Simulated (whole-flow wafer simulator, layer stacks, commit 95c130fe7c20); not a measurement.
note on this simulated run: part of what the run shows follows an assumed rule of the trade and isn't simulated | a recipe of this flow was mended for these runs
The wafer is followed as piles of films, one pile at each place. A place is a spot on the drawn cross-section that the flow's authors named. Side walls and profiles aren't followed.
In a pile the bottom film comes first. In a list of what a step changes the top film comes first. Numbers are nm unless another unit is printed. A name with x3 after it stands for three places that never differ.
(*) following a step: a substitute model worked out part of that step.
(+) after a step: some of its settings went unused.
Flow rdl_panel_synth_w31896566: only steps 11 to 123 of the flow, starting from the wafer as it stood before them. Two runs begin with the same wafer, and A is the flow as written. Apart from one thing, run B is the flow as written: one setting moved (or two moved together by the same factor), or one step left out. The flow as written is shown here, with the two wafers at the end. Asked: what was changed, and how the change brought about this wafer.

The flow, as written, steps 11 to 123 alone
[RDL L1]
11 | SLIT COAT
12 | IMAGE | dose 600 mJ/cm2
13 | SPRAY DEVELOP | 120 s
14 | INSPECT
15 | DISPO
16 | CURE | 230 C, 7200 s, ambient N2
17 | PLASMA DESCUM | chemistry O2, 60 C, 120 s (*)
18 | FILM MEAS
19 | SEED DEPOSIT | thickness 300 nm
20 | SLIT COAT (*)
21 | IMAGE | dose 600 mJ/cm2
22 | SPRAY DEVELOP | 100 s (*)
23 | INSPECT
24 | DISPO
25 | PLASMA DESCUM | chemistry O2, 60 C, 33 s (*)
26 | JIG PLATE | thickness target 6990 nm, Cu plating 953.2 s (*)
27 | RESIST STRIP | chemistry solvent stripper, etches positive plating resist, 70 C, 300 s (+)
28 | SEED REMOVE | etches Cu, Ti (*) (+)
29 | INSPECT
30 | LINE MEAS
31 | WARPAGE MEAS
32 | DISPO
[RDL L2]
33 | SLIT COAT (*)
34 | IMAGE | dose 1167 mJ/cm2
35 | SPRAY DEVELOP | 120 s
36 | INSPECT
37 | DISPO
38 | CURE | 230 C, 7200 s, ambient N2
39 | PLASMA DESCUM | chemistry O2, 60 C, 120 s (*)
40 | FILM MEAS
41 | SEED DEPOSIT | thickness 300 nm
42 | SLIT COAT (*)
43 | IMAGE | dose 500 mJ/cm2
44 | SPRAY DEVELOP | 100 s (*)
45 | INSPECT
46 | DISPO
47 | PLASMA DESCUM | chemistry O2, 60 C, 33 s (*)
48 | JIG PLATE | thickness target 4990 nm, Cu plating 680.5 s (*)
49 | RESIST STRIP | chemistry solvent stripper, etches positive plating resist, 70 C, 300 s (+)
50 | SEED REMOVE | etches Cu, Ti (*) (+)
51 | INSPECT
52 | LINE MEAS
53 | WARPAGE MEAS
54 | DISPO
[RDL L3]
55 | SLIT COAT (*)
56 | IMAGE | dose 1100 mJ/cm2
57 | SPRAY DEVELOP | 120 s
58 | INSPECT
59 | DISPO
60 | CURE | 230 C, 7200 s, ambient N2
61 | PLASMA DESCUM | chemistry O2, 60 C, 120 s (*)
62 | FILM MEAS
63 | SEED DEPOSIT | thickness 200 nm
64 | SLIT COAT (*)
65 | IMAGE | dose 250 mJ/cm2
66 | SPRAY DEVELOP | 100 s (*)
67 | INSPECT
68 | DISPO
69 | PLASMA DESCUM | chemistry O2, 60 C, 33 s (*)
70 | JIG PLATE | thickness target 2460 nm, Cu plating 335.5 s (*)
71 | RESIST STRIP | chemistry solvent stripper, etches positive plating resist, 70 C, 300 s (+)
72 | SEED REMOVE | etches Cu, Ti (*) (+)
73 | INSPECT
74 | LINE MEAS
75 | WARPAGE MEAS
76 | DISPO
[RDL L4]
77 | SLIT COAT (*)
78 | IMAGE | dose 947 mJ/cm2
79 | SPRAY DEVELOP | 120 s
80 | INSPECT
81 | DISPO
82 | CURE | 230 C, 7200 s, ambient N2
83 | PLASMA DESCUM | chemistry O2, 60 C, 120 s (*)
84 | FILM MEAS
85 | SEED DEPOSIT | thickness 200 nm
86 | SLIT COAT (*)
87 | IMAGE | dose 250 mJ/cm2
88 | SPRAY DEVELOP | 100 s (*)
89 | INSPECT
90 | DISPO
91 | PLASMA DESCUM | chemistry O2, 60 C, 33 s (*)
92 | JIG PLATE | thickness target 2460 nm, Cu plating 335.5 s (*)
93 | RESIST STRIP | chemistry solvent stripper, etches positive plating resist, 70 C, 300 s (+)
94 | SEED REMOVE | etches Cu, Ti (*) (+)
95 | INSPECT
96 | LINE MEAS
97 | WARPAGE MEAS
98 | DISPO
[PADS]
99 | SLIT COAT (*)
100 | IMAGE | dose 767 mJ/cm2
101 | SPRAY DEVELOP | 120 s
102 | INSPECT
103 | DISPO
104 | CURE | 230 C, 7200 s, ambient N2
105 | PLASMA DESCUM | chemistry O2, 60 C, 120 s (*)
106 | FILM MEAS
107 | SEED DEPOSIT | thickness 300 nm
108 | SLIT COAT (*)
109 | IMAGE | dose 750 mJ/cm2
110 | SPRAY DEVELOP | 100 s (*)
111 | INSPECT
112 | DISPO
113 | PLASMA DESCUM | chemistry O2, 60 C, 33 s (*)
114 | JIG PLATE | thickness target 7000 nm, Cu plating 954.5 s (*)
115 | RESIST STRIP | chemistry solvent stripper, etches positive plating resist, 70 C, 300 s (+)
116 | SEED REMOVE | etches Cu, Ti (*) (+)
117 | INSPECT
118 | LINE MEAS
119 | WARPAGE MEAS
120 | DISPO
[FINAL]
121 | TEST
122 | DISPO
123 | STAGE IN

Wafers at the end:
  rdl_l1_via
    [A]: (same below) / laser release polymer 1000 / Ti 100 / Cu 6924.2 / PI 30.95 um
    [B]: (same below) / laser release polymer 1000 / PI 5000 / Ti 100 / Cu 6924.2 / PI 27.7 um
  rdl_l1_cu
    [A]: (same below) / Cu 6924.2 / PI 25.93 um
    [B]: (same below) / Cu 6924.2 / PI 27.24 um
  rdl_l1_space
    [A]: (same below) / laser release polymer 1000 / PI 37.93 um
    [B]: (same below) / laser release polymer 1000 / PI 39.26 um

Cause: step 13, SPRAY DEVELOP: 120 s, was omitted.

The path from the change to this, step by step:
  20 | SLIT COAT (*)
      rdl_l1_cu: A ILINE-POS-THICK-GRADE-A gains 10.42 um (new film) | B ILINE-POS-THICK-GRADE-A gains 12 um (new film)
      rdl_l1_space: A ILINE-POS-THICK-GRADE-A gains 10.94 um (new film) | B ILINE-POS-THICK-GRADE-A gains 12 um (new film)
      (as well as at 1 more place)
  22 | SPRAY DEVELOP | 100 s (*)
      rdl_l1_cu: A ILINE-POS-THICK-GRADE-A loses 10.42 um (all of it) | B ILINE-POS-THICK-GRADE-A loses 12 um (all of it)
      rdl_l1_via: A ILINE-POS-THICK-GRADE-A loses 13.83 um (all of it) | B ILINE-POS-THICK-GRADE-A loses 12 um (all of it)
  27 | RESIST STRIP | chemistry solvent stripper, etches positive plating resist, 70 C, 300 s (+)
      rdl_l1_space: A ILINE-POS-THICK-GRADE-A loses 10.91 um (all of it) | B ILINE-POS-THICK-GRADE-A loses 11.97 um (all of it)
  33 | SLIT COAT (*)
      rdl_l1_cu: A PI gains 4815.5 (new film) | B PI gains 5406.8 (new film)
      rdl_l1_space: A PI gains 10.38 um | B PI gains 10.99 um
      (as well as at 1 more place)
  42 | SLIT COAT (*)
      rdl_l1_via: A ILINE-POS-THICK-GRADE-A gains 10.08 um (new film) | B ILINE-POS-THICK-GRADE-A gains 9151.1 (new film)
      rdl_l1_cu: A ILINE-POS-THICK-GRADE-A gains 9269.6 (new film) | B ILINE-POS-THICK-GRADE-A gains 9750.6 (new film)
      (as well as at 1 more place)
  49 | RESIST STRIP | chemistry solvent stripper, etches positive plating resist, 70 C, 300 s (+)
      rdl_l1_via: A ILINE-POS-THICK-GRADE-A loses 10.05 um (all of it) | B ILINE-POS-THICK-GRADE-A loses 9121.4 (all of it)
      rdl_l1_cu: A ILINE-POS-THICK-GRADE-A loses 9239.9 (all of it) | B ILINE-POS-THICK-GRADE-A loses 9720.9 (all of it)
      (as well as at 1 more place)
  55 | SLIT COAT (*)
      rdl_l1_cu: A PI gains 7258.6 | B PI gains 7654.9
      rdl_l1_space: A PI gains 8409.5 | B PI gains 8803.7
      (as well as at 1 more place)
  64 | SLIT COAT (*)
      rdl_l1_cu: A ILINE-POS-THICK-GRADE-A gains 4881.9 (new film) | B ILINE-POS-THICK-GRADE-A gains 5125.2 (new film)
      rdl_l1_space: A ILINE-POS-THICK-GRADE-A gains 5109.9 (new film) | B ILINE-POS-THICK-GRADE-A gains 5345.3 (new film)
      (as well as at 1 more place)
  71 | RESIST STRIP | chemistry solvent stripper, etches positive plating resist, 70 C, 300 s (+)
      rdl_l1_cu: A ILINE-POS-THICK-GRADE-A loses 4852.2 (all of it) | B ILINE-POS-THICK-GRADE-A loses 5095.5 (all of it)
      rdl_l1_space: A ILINE-POS-THICK-GRADE-A loses 5080.2 (all of it) | B ILINE-POS-THICK-GRADE-A loses 5315.6 (all of it)
      (as well as at 1 more place)
  77 | SLIT COAT (*)
      rdl_l1_cu: A PI gains 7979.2 | B PI gains 8197.8
      rdl_l1_space: A PI gains 8225.4 | B PI gains 8435.5
      (as well as at 1 more place)
  86 | SLIT COAT (*)
      rdl_l1_cu: A ILINE-POS-THICK-GRADE-A gains 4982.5 (new film) | B ILINE-POS-THICK-GRADE-A gains 5114.4 (new film)
      rdl_l1_space: A ILINE-POS-THICK-GRADE-A gains 5029.9 (new film) | B ILINE-POS-THICK-GRADE-A gains 5155.1 (new film)
      (as well as at 1 more place)
  93 | RESIST STRIP | chemistry solvent stripper, etches positive plating resist, 70 C, 300 s (+)
      rdl_l1_cu: A ILINE-POS-THICK-GRADE-A loses 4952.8 (all of it) | B ILINE-POS-THICK-GRADE-A loses 5084.7 (all of it)
      rdl_l1_space: A ILINE-POS-THICK-GRADE-A loses 5000.2 (all of it) | B ILINE-POS-THICK-GRADE-A loses 5125.4 (all of it)
      (as well as at 1 more place)
  99 | SLIT COAT (*)
      rdl_l1_via: A PI gains 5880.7 | B PI gains 5668.6
  108 | SLIT COAT (*)
      rdl_l1_cu: A ILINE-POS-THICK-GRADE-A gains 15 um (new film) | B ILINE-POS-THICK-GRADE-A gains 15.09 um (new film)
      rdl_l1_space: A ILINE-POS-THICK-GRADE-A gains 15.01 um (new film) | B ILINE-POS-THICK-GRADE-A gains 15.1 um (new film)
      (as well as at 1 more place)
  115 | RESIST STRIP | chemistry solvent stripper, etches positive plating resist, 70 C, 300 s (+)
      rdl_l1_cu: A ILINE-POS-THICK-GRADE-A loses 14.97 um (all of it) | B ILINE-POS-THICK-GRADE-A loses 15.06 um (all of it)
      rdl_l1_space: A ILINE-POS-THICK-GRADE-A loses 14.98 um (all of it) | B ILINE-POS-THICK-GRADE-A loses 15.07 um (all of it)
      (as well as at 1 more place)
